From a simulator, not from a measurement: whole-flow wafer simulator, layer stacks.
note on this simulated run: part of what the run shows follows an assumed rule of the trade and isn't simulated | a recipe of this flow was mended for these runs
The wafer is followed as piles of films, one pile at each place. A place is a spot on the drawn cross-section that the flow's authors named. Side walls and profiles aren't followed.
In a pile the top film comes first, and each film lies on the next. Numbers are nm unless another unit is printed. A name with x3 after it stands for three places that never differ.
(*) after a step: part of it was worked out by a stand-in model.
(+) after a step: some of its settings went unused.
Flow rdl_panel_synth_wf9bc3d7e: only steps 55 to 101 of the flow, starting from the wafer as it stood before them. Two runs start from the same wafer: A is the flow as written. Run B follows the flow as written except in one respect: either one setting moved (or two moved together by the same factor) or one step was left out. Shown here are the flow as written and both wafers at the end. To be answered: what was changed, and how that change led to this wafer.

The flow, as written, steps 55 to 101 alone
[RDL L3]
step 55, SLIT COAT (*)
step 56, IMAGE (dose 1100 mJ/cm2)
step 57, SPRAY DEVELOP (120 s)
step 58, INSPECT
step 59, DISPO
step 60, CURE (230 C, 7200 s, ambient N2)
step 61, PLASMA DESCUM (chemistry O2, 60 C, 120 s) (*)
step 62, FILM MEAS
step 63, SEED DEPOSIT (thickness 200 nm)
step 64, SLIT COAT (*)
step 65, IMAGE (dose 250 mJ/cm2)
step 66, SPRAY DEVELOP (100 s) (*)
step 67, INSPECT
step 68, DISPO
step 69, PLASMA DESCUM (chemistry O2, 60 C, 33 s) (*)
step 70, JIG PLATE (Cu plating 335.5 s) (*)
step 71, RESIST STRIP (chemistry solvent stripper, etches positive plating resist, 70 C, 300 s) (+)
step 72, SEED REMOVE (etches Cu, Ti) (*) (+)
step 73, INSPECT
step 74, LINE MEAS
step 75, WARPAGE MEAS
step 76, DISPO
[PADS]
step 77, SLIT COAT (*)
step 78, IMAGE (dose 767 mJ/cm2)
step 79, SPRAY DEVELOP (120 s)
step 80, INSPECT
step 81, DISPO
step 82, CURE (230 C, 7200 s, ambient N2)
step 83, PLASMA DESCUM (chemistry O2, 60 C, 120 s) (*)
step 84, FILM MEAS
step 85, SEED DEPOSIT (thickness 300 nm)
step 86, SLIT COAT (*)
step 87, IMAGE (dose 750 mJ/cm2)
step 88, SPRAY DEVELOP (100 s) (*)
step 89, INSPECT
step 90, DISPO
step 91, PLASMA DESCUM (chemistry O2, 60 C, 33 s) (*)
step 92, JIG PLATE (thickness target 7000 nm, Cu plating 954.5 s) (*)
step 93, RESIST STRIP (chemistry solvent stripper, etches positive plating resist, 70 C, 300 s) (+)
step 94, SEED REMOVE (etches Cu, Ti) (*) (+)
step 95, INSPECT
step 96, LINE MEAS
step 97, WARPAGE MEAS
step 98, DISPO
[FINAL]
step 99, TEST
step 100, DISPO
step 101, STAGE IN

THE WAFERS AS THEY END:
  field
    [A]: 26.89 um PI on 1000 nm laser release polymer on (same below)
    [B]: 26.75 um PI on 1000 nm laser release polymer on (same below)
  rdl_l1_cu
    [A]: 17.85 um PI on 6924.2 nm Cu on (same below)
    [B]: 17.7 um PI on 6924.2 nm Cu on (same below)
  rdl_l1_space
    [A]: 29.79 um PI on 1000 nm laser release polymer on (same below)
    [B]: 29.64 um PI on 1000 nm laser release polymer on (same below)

Cause: step 70, JIG PLATE: Cu plating 281.8 s was run, though the flow has Cu plating 335.5 s.

The path from the change to this, step by step:
  step 70, JIG PLATE (Cu plating 335.5 s) (*)
      rdl_l3_cu, rdl_l3_land, rdl_l3_via, pads_land, pads_via: A Cu gains 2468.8 | B Cu gains 2073.7
  step 77, SLIT COAT (*)
      field: A PI gains 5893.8 | B PI gains 5746.5
      rdl_l1_cu: A PI gains 5773.5 | B PI gains 5627.1
      (as well as at 13 more places)
  step 86, SLIT COAT (*)
      rdl_l2_space: A ILINE-POS-THICK-GRADE-A gains 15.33 um (new film) | B ILINE-POS-THICK-GRADE-A gains 15.34 um (new film)
      rdl_l3_cu: A ILINE-POS-THICK-GRADE-A gains 15.28 um (new film) | B ILINE-POS-THICK-GRADE-A gains 15.16 um (new film)
      (as well as at 8 more places)
  step 88, SPRAY DEVELOP (100 s) (*)
      pads_cu: A ILINE-POS-THICK-GRADE-A loses 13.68 um (all of it) | B ILINE-POS-THICK-GRADE-A loses 13.66 um (all of it)
      pads_land: A ILINE-POS-THICK-GRADE-A loses 13.11 um (all of it) | B ILINE-POS-THICK-GRADE-A loses 13.14 um (all of it)
      (as well as at 1 more place)
  step 92, JIG PLATE (thickness target 7000 nm, Cu plating 954.5 s) (*)
      pads_via: A Au/Ni/Cu gains 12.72 um (new film) | B Au/Ni/Cu gains 12.77 um (new film)
  step 93, RESIST STRIP (chemistry solvent stripper, etches positive plating resist, 70 C, 300 s) (+)
      rdl_l2_space: A ILINE-POS-THICK-GRADE-A loses 15.3 um (all of it) | B ILINE-POS-THICK-GRADE-A loses 15.31 um (all of it)
      rdl_l3_cu: A ILINE-POS-THICK-GRADE-A loses 15.25 um (all of it) | B ILINE-POS-THICK-GRADE-A loses 15.13 um (all of it)
      (as well as at 5 more places)
